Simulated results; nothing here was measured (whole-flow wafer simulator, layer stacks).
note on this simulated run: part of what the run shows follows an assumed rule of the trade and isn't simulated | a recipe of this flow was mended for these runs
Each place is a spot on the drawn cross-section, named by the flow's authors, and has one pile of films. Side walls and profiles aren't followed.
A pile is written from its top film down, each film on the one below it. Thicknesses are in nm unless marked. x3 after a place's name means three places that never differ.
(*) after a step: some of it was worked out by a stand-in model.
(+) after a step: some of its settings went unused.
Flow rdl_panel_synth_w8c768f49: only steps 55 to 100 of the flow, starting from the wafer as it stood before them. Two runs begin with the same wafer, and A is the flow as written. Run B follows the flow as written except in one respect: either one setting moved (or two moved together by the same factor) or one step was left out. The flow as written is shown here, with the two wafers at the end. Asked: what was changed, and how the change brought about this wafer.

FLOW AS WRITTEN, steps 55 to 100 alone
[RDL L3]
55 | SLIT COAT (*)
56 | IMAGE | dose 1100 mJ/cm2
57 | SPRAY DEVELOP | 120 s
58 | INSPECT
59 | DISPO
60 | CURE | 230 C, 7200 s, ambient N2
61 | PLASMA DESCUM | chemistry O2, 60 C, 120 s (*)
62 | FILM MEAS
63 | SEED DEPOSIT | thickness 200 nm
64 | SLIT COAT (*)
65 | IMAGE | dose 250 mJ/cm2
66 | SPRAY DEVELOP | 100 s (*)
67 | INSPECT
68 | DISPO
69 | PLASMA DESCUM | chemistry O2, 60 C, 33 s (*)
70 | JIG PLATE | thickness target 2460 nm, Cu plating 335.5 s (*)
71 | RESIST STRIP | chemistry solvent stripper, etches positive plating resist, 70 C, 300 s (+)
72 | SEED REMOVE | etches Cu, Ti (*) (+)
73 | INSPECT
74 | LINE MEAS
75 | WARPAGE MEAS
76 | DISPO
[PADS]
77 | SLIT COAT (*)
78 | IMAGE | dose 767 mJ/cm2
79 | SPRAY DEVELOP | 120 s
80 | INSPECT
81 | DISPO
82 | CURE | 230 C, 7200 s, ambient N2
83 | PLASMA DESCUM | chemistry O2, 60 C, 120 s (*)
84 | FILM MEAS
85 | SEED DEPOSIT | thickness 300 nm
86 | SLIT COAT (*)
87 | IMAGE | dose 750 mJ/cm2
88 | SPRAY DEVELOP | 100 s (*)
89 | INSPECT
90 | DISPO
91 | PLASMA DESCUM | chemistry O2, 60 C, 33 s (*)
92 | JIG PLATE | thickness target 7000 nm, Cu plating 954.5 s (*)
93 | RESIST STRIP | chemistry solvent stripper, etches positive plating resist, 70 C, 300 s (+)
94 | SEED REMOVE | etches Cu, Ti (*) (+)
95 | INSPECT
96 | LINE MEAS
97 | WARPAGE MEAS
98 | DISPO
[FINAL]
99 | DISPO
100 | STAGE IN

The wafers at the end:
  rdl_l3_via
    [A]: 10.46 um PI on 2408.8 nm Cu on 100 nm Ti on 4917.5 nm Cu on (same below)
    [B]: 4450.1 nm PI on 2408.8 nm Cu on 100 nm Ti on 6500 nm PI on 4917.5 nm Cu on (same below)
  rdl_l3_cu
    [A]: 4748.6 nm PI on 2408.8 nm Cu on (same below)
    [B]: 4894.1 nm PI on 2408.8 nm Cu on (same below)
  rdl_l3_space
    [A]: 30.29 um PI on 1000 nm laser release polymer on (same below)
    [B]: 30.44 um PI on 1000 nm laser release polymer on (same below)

The reason: step 57, SPRAY DEVELOP: 120 s, was skipped.

Step by step, how the change led to this:
  64 | SLIT COAT (*)
      rdl_l3_cu, rdl_l3_space: A ILINE-POS-THICK-GRADE-A gains 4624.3 (new film) | B ILINE-POS-THICK-GRADE-A gains 5438 (new film)
      rdl_l2_rim: A ILINE-POS-THICK-GRADE-A gains 3695.4 (new film) | B ILINE-POS-THICK-GRADE-A gains 4816.6 (new film)
      (also at 2 further places)
  66 | SPRAY DEVELOP | 100 s (*)
      rdl_l3_cu: A ILINE-POS-THICK-GRADE-A loses 4624.3 (all of it) | B ILINE-POS-THICK-GRADE-A loses 5438 (all of it)
      rdl_l3_land: A ILINE-POS-THICK-GRADE-A loses 2880.1 (all of it) | B ILINE-POS-THICK-GRADE-A loses 4579.7 (all of it)
      (also at 1 further place)
  71 | RESIST STRIP | chemistry solvent stripper, etches positive plating resist, 70 C, 300 s (+)
      rdl_l3_space: A ILINE-POS-THICK-GRADE-A loses 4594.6 (all of it) | B ILINE-POS-THICK-GRADE-A loses 5408.3 (all of it)
      rdl_l2_rim: A ILINE-POS-THICK-GRADE-A loses 3665.7 (all of it) | B ILINE-POS-THICK-GRADE-A loses 4786.9 (all of it)
  77 | SLIT COAT (*)
      rdl_l3_via: A PI gains 10.46 um (new film) | B PI gains 4450.1 (new film)
      rdl_l3_cu: A PI gains 4748.6 (new film) | B PI gains 4894.1 (new film)
      (also at 3 further places)
  86 | SLIT COAT (*)
      rdl_l3_cu: A ILINE-POS-THICK-GRADE-A gains 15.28 um (new film) | B ILINE-POS-THICK-GRADE-A gains 15.38 um (new film)
      rdl_l3_space: A ILINE-POS-THICK-GRADE-A gains 15.31 um (new film) | B ILINE-POS-THICK-GRADE-A gains 15.41 um (new film)
      (also at 2 further places)
  93 | RESIST STRIP | chemistry solvent stripper, etches positive plating resist, 70 C, 300 s (+)
      rdl_l3_cu: A ILINE-POS-THICK-GRADE-A loses 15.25 um (all of it) | B ILINE-POS-THICK-GRADE-A loses 15.35 um (all of it)
      rdl_l3_space: A ILINE-POS-THICK-GRADE-A loses 15.28 um (all of it) | B ILINE-POS-THICK-GRADE-A loses 15.38 um (all of it)
      (also at 2 further places)
If metal films that touch count as one body, rdl_l3_via has 2 bodies (between them, from the top down: PI 6500); the flow as written gives 1 body.
